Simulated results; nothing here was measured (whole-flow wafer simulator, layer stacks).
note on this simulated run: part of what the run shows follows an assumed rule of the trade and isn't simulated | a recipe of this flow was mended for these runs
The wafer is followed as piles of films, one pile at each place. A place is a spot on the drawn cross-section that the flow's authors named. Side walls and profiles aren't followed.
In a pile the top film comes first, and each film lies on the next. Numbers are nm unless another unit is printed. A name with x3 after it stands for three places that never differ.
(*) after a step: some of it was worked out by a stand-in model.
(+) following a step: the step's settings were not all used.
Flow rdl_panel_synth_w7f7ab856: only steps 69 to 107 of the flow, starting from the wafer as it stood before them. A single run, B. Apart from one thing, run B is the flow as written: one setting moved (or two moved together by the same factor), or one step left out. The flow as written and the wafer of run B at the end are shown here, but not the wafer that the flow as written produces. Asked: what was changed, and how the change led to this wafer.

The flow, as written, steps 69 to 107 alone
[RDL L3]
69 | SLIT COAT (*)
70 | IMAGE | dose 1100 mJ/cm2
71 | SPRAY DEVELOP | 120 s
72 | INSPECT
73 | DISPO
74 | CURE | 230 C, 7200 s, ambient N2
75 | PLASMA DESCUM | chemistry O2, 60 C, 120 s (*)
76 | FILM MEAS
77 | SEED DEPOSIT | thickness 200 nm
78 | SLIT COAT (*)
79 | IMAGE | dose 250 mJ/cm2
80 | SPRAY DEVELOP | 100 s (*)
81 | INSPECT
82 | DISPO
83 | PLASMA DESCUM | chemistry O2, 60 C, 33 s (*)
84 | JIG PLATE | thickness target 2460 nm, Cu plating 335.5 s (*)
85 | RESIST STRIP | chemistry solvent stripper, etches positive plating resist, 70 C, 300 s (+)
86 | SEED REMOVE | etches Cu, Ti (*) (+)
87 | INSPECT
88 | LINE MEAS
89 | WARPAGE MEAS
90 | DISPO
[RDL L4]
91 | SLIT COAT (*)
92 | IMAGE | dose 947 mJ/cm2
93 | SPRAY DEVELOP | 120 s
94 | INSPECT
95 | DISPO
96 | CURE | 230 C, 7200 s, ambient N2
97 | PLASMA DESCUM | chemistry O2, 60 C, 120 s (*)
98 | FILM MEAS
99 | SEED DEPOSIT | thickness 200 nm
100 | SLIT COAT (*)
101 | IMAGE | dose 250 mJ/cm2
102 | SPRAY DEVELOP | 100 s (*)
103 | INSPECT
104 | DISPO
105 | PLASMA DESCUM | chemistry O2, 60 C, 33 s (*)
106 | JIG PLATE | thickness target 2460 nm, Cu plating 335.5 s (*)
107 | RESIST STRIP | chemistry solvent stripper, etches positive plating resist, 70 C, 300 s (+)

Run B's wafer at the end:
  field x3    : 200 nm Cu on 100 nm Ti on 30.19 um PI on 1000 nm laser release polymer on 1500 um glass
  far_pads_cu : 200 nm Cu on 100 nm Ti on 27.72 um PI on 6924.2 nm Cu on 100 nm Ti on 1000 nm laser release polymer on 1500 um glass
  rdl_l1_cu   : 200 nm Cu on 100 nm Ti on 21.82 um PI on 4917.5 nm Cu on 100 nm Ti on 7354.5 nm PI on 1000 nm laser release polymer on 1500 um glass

The reason: step 84, JIG PLATE: Cu plating 260.7 s was run, though the flow has Cu plating 335.5 s.

How this came from the change, step by step:
  84 | JIG PLATE | thickness target 2460 nm, Cu plating 335.5 s (*)
      rdl_l3_cu, rdl_l3_land, rdl_l3_via, rdl_l4_land, rdl_l4_via: +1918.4 Cu (in the flow as written it would be: +2468.8 Cu)
  91 | SLIT COAT (*)
      field x3, pads_land x2: +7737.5 PI (in the flow as written it would be: +8112.6 PI)
      rdl_l1_land: +7214.9 PI (in the flow as written it would be: +7366.4 PI)
      (as well as at 12 more places)
  100 | SLIT COAT (*)
      rdl_l3_land: +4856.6 ILINE-POS-THICK-GRADE-A (new film) (in the flow as written it would be: +4693.2 ILINE-POS-THICK-GRADE-A (new film))
      rdl_l3_via: +4845.1 ILINE-POS-THICK-GRADE-A (new film) (in the flow as written it would be: +4627.8 ILINE-POS-THICK-GRADE-A (new film))
  107 | RESIST STRIP | chemistry solvent stripper, etches positive plating resist, 70 C, 300 s (+)
      rdl_l3_land: -4826.9 ILINE-POS-THICK-GRADE-A (all of it) (in the flow as written it would be: -4663.5 ILINE-POS-THICK-GRADE-A (all of it))
      rdl_l3_via: -4815.4 ILINE-POS-THICK-GRADE-A (all of it) (in the flow as written it would be: -4598.1 ILINE-POS-THICK-GRADE-A (all of it))
